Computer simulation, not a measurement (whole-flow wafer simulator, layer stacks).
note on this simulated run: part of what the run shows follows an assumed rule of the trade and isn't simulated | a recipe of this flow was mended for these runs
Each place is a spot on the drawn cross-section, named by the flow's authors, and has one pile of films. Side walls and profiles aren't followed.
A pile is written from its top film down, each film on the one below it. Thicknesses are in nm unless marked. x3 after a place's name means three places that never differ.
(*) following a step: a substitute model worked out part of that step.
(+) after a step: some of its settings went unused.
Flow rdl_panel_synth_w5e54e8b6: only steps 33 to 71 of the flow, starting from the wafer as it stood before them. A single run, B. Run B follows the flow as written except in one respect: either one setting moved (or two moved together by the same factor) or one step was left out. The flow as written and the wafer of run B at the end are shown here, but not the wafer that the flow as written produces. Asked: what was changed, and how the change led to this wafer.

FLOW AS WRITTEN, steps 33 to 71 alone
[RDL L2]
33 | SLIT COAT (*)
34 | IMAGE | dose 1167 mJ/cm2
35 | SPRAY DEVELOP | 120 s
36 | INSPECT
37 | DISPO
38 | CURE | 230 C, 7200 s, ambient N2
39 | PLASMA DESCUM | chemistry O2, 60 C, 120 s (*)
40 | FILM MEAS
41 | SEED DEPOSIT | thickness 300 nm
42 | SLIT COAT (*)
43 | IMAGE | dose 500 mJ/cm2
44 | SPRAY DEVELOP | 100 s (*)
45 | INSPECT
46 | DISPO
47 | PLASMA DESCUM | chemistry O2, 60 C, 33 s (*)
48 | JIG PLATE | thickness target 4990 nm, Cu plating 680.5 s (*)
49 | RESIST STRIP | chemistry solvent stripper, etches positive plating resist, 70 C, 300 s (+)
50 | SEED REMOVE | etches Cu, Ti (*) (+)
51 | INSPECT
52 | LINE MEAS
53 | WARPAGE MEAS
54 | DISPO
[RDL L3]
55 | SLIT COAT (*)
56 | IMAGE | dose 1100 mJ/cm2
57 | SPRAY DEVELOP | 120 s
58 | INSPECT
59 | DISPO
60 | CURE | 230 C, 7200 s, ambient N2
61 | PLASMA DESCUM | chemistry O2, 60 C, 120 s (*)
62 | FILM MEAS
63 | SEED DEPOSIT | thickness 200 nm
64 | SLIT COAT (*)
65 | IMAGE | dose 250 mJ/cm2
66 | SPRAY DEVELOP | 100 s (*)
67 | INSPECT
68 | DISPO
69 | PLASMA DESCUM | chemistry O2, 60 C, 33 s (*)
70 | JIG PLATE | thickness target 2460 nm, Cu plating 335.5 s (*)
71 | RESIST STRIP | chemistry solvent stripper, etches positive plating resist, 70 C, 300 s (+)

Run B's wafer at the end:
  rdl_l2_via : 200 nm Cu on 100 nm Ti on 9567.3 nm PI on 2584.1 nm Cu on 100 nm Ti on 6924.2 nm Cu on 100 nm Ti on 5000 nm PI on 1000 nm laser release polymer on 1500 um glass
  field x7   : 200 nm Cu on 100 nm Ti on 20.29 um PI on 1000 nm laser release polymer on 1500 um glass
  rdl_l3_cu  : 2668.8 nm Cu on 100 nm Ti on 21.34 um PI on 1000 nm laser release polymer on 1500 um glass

What caused this: step 48, JIG PLATE: Cu plating 363.4 s was run, whereas the flow has Cu plating 680.5 s.

How this came from the change, step by step:
  48 | JIG PLATE | thickness target 4990 nm, Cu plating 680.5 s (*)
      rdl_l2_cu, rdl_l2_land, rdl_l2_via, rdl_l2_rim, rdl_l3_land, rdl_l3_via: +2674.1 Cu (in the flow as written it would be: +5007.5 Cu)
  55 | SLIT COAT (*)
      rdl_l2_space: +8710 PI (in the flow as written it would be: +10.58 um PI)
      rdl_l2_via: +9567.3 PI (new film) (in the flow as written it would be: +10.74 um PI (new film))
      (as well as at 18 more places)
  64 | SLIT COAT (*)
      rdl_l2_cu: +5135 ILINE-POS-THICK-GRADE-A (new film) (in the flow as written it would be: +5291.3 ILINE-POS-THICK-GRADE-A (new film))
      rdl_l2_space: +5322.6 ILINE-POS-THICK-GRADE-A (new film) (in the flow as written it would be: +5624.6 ILINE-POS-THICK-GRADE-A (new film))
      (as well as at 7 more places)
  66 | SPRAY DEVELOP | 100 s (*)
      rdl_l3_cu: -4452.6 ILINE-POS-THICK-GRADE-A (all of it) (in the flow as written it would be: -4624.3 ILINE-POS-THICK-GRADE-A (all of it))
      rdl_l3_land: -3039.6 ILINE-POS-THICK-GRADE-A (all of it) (in the flow as written it would be: -2880.1 ILINE-POS-THICK-GRADE-A (all of it))
      (as well as at 1 more place)
  71 | RESIST STRIP | chemistry solvent stripper, etches positive plating resist, 70 C, 300 s (+)
      rdl_l2_cu: -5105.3 ILINE-POS-THICK-GRADE-A (all of it) (in the flow as written it would be: -5261.6 ILINE-POS-THICK-GRADE-A (all of it))
      rdl_l2_space: -5292.9 ILINE-POS-THICK-GRADE-A (all of it) (in the flow as written it would be: -5594.9 ILINE-POS-THICK-GRADE-A (all of it))
      (as well as at 4 more places)
